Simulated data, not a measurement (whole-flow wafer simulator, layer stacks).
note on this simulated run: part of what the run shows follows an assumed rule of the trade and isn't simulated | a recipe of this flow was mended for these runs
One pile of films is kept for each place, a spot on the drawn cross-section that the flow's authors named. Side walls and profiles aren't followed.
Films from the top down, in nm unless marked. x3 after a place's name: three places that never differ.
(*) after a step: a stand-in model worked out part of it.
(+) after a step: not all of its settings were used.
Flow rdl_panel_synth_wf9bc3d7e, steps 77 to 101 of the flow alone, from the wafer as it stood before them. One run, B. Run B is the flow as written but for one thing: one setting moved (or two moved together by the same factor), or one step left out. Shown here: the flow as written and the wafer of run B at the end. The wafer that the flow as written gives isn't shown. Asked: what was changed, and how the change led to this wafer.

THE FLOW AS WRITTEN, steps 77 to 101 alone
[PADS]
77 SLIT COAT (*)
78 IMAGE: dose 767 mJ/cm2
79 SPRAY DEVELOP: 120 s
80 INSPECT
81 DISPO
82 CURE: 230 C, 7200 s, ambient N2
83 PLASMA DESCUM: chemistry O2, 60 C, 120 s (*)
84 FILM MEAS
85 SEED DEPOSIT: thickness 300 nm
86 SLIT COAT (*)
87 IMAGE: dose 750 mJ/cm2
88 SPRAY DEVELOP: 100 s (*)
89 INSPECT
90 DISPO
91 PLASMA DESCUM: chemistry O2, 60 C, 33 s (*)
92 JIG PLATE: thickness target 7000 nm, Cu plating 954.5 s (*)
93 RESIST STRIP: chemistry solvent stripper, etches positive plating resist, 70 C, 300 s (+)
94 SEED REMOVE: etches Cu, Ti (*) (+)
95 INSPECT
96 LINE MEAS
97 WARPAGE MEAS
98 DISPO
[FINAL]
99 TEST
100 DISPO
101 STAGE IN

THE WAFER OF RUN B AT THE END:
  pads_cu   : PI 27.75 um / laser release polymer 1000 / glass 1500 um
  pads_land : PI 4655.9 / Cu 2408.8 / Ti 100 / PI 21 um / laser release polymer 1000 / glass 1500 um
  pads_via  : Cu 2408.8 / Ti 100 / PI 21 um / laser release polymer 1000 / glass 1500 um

The cause: step 88, SPRAY DEVELOP: 100 s (*), was left out.

How the change led to this, step by step:
  91 PLASMA DESCUM: chemistry O2, 60 C, 33 s (*)
      pads_cu, pads_land, pads_via: ILINE-POS-THICK-GRADE-A -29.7 (as written it would be: nothing)
  92 JIG PLATE: thickness target 7000 nm, Cu plating 954.5 s (*)
      pads_cu, pads_land: nothing (as written it would be: Au/Ni/Cu +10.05 um (new film))
      pads_via: nothing (as written it would be: Au/Ni/Cu +12.72 um (new film))
  93 RESIST STRIP: chemistry solvent stripper, etches positive plating resist, 70 C, 300 s (+)
      pads_cu: ILINE-POS-THICK-GRADE-A -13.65 um (all of it) (as written it would be: nothing)
      pads_land: ILINE-POS-THICK-GRADE-A -13.08 um (all of it) (as written it would be: nothing)
      (and at 1 more place)
  94 SEED REMOVE: etches Cu, Ti (*) (+)
      pads_cu, pads_land, pads_via: Cu -300 (all of it), Ti -100 (all of it) (as written it would be: nothing)
Counting metal films that touch as one body, pads_cu has 0 bodies; the flow as written gives 1 body.
Counting metal films that touch as one body, pads_land has 1 body; the flow as written gives 2 bodies (between them, from the top down: PI 4655.9).
